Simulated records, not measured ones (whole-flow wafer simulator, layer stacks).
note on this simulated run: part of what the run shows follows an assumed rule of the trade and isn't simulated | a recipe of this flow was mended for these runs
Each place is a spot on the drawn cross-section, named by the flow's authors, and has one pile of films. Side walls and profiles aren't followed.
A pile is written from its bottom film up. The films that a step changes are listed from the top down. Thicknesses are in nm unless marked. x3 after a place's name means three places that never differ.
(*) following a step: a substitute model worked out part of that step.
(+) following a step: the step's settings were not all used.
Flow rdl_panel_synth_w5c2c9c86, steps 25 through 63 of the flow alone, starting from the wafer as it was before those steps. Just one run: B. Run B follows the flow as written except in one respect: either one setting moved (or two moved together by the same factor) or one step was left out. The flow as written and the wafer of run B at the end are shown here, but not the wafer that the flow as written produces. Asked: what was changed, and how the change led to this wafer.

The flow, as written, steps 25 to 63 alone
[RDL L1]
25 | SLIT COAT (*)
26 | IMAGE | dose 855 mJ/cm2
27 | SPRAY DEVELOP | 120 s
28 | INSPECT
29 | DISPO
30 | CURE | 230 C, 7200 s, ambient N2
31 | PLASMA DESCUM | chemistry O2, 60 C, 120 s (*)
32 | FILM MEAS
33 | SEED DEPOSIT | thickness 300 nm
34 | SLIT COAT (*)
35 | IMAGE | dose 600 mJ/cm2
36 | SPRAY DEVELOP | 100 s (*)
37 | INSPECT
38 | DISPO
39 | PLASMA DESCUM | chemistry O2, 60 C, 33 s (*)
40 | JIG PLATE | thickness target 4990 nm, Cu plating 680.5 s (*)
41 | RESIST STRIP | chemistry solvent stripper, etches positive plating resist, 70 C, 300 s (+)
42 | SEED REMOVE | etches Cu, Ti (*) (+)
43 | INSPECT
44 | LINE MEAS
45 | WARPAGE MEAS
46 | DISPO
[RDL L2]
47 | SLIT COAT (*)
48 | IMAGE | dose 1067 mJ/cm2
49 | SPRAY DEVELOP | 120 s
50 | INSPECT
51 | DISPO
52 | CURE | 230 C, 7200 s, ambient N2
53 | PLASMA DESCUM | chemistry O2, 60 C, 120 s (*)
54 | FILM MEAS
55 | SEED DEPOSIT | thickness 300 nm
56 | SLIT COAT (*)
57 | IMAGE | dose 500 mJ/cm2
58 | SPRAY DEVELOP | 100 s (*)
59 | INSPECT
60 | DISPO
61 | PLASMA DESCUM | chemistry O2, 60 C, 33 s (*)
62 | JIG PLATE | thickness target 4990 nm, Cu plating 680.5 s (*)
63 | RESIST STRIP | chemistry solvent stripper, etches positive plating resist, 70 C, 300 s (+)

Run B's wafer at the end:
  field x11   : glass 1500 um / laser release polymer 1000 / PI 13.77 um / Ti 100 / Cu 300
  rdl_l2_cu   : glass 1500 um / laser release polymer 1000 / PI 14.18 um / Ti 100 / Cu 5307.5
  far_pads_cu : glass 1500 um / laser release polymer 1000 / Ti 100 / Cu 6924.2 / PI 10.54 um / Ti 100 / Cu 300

What caused this: step 40, JIG PLATE: Cu plating 220.5 s was run, whereas the flow has Cu plating 680.5 s.

The path from the change to this, step by step:
  40 | JIG PLATE | thickness target 4990 nm, Cu plating 680.5 s (*)
      rdl_l1_cu, rdl_l1_land, rdl_l1_via, rdl_l1_rim, rdl_l2_land, rdl_l2_via: +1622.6 Cu (as written it would have been: +5007.5 Cu)
  47 | SLIT COAT (*)
      field x11, rdl_l2_rim x3: +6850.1 PI (as written it would have been: +7600.9 PI)
      rdl_l2_cu, rdl_l2_space: +7262.7 PI (as written it would have been: +8899.9 PI)
      (as well as at 7 more places)
  56 | SLIT COAT (*)
      rdl_l1_via: +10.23 um ILINE-POS-THICK-GRADE-A (new film) (as written it would have been: +9582.7 ILINE-POS-THICK-GRADE-A (new film))
      far_pads_cu: +9482 ILINE-POS-THICK-GRADE-A (new film) (as written it would have been: +9933.1 ILINE-POS-THICK-GRADE-A (new film))
      (as well as at 8 more places)
  58 | SPRAY DEVELOP | 100 s (*)
      rdl_l2_cu: -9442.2 ILINE-POS-THICK-GRADE-A (all of it) (as written it would have been: -9884.2 ILINE-POS-THICK-GRADE-A (all of it))
      rdl_l2_land: -7930.9 ILINE-POS-THICK-GRADE-A (all of it) (as written it would have been: -7416.3 ILINE-POS-THICK-GRADE-A (all of it))
      (as well as at 1 more place)
  63 | RESIST STRIP | chemistry solvent stripper, etches positive plating resist, 70 C, 300 s (+)
      rdl_l1_via: -10.2 um ILINE-POS-THICK-GRADE-A (all of it) (as written it would have been: -9553 ILINE-POS-THICK-GRADE-A (all of it))
      far_pads_cu: -9452.3 ILINE-POS-THICK-GRADE-A (all of it) (as written it would have been: -9903.4 ILINE-POS-THICK-GRADE-A (all of it))
      (as well as at 5 more places)
